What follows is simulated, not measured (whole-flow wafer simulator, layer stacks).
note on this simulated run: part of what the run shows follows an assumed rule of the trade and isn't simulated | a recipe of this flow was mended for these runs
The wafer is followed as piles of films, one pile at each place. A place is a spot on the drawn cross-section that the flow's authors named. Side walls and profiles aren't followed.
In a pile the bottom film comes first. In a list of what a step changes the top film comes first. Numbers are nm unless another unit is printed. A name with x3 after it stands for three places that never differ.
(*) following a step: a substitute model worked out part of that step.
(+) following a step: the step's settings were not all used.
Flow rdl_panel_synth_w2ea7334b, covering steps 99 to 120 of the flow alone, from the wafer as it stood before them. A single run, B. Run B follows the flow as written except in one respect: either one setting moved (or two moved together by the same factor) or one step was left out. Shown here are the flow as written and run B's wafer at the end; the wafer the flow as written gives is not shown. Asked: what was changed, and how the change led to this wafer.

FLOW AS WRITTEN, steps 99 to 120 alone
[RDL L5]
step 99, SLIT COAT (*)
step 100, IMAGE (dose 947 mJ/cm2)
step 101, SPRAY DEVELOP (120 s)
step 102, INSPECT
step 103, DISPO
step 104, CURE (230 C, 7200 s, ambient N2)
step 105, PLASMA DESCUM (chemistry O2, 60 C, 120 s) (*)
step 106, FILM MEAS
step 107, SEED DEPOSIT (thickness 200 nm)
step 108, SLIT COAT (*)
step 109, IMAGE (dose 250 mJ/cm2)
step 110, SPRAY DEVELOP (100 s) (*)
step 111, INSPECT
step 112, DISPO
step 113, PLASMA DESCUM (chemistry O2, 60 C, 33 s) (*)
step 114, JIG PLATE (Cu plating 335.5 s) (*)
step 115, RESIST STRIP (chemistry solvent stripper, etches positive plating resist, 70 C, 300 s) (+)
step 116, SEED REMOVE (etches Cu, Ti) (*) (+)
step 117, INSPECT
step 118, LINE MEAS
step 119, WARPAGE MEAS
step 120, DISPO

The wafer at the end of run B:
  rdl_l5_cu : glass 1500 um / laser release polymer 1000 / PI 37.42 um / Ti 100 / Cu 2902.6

What caused this: step 114, JIG PLATE: Cu plating 402.6 s was run, whereas the flow has Cu plating 335.5 s.

Step by step, how the change led to this:
  step 114, JIG PLATE (Cu plating 335.5 s) (*)
      rdl_l5_cu, rdl_l5_land, rdl_l5_via, pads_land x2: Cu gains 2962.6 (it would be, as written: Cu gains 2468.8)
